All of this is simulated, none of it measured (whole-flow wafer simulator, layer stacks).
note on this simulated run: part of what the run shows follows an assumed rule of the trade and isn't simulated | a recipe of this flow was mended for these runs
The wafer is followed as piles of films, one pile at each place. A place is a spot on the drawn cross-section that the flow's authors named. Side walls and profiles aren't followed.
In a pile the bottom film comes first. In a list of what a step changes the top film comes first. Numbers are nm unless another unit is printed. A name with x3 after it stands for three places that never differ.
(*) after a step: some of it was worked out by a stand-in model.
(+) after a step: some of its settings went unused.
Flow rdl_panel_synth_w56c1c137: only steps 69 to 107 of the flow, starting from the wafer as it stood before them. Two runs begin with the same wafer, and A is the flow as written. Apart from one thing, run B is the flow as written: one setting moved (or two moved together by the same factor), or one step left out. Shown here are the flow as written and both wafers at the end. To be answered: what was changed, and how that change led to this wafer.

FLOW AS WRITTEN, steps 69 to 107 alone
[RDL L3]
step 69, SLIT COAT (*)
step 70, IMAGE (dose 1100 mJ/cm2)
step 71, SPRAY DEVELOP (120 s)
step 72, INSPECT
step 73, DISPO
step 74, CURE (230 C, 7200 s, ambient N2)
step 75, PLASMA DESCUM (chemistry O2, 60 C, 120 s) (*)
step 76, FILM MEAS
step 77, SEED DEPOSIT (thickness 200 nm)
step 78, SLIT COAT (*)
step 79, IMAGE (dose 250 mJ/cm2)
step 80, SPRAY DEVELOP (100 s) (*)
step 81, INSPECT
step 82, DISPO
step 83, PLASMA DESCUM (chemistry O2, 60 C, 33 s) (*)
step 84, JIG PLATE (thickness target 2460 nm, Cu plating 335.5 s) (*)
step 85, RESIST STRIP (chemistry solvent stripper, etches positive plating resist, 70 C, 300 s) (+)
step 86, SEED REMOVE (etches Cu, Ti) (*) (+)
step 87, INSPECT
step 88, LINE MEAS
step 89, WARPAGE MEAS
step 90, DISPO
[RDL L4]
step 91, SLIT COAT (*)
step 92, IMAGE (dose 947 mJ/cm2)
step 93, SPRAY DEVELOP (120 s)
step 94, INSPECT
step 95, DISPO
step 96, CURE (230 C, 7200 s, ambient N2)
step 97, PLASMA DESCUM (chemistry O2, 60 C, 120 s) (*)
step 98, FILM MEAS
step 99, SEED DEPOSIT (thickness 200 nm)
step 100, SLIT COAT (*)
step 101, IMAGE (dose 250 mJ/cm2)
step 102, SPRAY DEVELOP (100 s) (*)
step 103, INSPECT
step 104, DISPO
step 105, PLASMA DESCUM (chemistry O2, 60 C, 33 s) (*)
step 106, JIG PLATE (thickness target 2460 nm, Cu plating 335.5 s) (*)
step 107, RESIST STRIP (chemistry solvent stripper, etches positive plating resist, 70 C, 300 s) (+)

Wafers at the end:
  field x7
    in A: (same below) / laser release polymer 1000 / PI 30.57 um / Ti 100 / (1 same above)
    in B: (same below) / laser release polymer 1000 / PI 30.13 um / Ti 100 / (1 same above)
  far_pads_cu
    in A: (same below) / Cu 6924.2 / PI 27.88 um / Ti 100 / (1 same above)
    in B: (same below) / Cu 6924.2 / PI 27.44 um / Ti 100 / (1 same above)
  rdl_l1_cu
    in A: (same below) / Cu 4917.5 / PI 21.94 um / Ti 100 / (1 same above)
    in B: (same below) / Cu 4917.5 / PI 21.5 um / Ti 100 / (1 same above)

Cause: step 84, JIG PLATE: Cu plating 247.9 s was run, whereas the flow has Cu plating 335.5 s.

How this came from the change, step by step:
  step 84, JIG PLATE (thickness target 2460 nm, Cu plating 335.5 s) (*)
      rdl_l3_cu, rdl_l3_land, rdl_l3_via, rdl_l4_land, rdl_l4_via: A +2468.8 Cu | B +1824.2 Cu
  step 91, SLIT COAT (*)
      field x7, rdl_l5_land x2: A +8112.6 PI | B +7674.5 PI
      far_pads_cu: A +7829.7 PI | B +7396 PI
      (also at 15 further places)
  step 100, SLIT COAT (*)
      rdl_l3_land: A +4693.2 ILINE-POS-THICK-GRADE-A (new film) | B +4879.3 ILINE-POS-THICK-GRADE-A (new film)
      rdl_l3_via: A +4627.8 ILINE-POS-THICK-GRADE-A (new film) | B +4870.6 ILINE-POS-THICK-GRADE-A (new film)
  step 107, RESIST STRIP (chemistry solvent stripper, etches positive plating resist, 70 C, 300 s) (+)
      rdl_l3_land: A -4663.5 ILINE-POS-THICK-GRADE-A (all of it) | B -4849.6 ILINE-POS-THICK-GRADE-A (all of it)
      rdl_l3_via: A -4598.1 ILINE-POS-THICK-GRADE-A (all of it) | B -4840.9 ILINE-POS-THICK-GRADE-A (all of it)
